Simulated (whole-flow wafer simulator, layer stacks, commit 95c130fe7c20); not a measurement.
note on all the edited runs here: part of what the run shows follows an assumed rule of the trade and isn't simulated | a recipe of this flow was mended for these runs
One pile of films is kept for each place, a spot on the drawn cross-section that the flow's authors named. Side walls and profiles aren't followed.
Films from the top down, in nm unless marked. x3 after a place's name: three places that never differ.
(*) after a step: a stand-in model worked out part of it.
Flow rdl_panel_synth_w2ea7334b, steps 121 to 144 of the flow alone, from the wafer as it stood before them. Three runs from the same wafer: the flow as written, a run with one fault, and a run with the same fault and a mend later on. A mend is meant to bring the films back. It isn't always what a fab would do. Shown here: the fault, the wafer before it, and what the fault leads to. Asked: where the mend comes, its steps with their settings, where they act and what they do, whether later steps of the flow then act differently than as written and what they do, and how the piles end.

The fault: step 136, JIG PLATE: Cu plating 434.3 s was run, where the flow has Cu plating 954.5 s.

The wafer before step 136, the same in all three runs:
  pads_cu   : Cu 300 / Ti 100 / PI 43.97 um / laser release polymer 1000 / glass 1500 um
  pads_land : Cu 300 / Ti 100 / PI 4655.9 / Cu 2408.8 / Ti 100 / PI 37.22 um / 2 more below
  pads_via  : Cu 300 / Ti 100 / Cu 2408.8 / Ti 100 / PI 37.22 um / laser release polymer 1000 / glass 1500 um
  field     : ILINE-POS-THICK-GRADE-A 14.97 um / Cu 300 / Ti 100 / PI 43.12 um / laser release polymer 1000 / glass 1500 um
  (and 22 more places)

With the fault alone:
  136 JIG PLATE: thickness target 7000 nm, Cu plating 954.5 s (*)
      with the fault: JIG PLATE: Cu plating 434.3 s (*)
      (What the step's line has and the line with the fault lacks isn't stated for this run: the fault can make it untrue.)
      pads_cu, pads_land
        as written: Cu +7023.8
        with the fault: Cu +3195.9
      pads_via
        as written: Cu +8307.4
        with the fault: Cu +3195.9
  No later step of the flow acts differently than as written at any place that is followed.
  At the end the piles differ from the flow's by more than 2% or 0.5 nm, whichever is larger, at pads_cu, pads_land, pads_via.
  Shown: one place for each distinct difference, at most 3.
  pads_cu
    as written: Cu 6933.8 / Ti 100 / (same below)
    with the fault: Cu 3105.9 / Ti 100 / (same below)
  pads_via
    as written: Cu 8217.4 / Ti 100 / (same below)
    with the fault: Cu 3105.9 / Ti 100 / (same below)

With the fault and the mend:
  The mend comes after step 136.
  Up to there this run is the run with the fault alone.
  136a JIG PLATE: Cu plating 520.2 s (*) (the flow's step 136 once more, with other settings)
      pads_cu, pads_land
        Cu +3828
      pads_via
        Cu +5111.6
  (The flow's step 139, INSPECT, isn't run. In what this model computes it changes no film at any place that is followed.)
  No later step of the flow acts differently than as written at any place that is followed.
  At the end the piles are the same as the flow's at every place that both follow.
